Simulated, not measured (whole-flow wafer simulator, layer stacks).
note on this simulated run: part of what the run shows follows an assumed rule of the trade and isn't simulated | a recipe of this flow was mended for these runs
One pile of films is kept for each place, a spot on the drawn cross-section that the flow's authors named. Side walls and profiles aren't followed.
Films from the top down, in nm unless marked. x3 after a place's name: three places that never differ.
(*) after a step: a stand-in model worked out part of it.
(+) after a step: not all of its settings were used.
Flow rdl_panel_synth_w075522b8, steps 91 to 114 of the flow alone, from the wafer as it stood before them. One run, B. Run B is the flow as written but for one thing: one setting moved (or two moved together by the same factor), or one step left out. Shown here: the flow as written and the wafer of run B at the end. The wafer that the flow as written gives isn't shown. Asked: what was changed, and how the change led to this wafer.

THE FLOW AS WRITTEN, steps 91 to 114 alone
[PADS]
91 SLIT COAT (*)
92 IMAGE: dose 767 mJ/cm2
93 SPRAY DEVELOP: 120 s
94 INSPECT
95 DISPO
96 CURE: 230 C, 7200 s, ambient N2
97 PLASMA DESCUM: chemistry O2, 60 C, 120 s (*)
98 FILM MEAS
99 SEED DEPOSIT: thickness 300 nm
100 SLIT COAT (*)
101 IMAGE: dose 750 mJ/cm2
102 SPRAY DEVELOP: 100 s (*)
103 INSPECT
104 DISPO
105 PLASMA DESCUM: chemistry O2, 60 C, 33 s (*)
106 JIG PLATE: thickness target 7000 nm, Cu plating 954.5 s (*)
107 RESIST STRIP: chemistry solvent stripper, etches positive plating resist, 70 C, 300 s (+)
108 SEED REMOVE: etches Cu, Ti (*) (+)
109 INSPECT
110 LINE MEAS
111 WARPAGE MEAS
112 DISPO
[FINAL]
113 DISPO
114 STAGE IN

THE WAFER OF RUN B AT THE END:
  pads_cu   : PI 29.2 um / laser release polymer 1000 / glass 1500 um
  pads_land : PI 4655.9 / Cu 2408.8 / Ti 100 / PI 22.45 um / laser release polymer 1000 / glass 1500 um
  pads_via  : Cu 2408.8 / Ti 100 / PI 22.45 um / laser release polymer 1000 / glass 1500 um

The cause: step 102, SPRAY DEVELOP: 100 s (*), was left out.

How the change led to this, step by step:
  105 PLASMA DESCUM: chemistry O2, 60 C, 33 s (*)
      pads_cu, pads_land, pads_via: ILINE-POS-THICK-GRADE-A -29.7 (as written it would be: nothing)
  106 JIG PLATE: thickness target 7000 nm, Cu plating 954.5 s (*)
      pads_cu, pads_land: nothing (as written it would be: Cu +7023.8)
      pads_via: nothing (as written it would be: Cu +8307.4)
  107 RESIST STRIP: chemistry solvent stripper, etches positive plating resist, 70 C, 300 s (+)
      pads_cu: ILINE-POS-THICK-GRADE-A -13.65 um (all of it) (as written it would be: nothing)
      pads_land: ILINE-POS-THICK-GRADE-A -13.08 um (all of it) (as written it would be: nothing)
      (and at 1 more place)
  108 SEED REMOVE: etches Cu, Ti (*) (+)
      pads_cu, pads_land, pads_via: Cu -300 (all of it), Ti -100 (all of it) (as written it would be: Cu -390)
Counting metal films that touch as one body, pads_cu has 0 bodies; the flow as written gives 1 body.
Counting metal films that touch as one body, pads_land has 1 body; the flow as written gives 2 bodies (between them, from the top down: PI 4655.9).
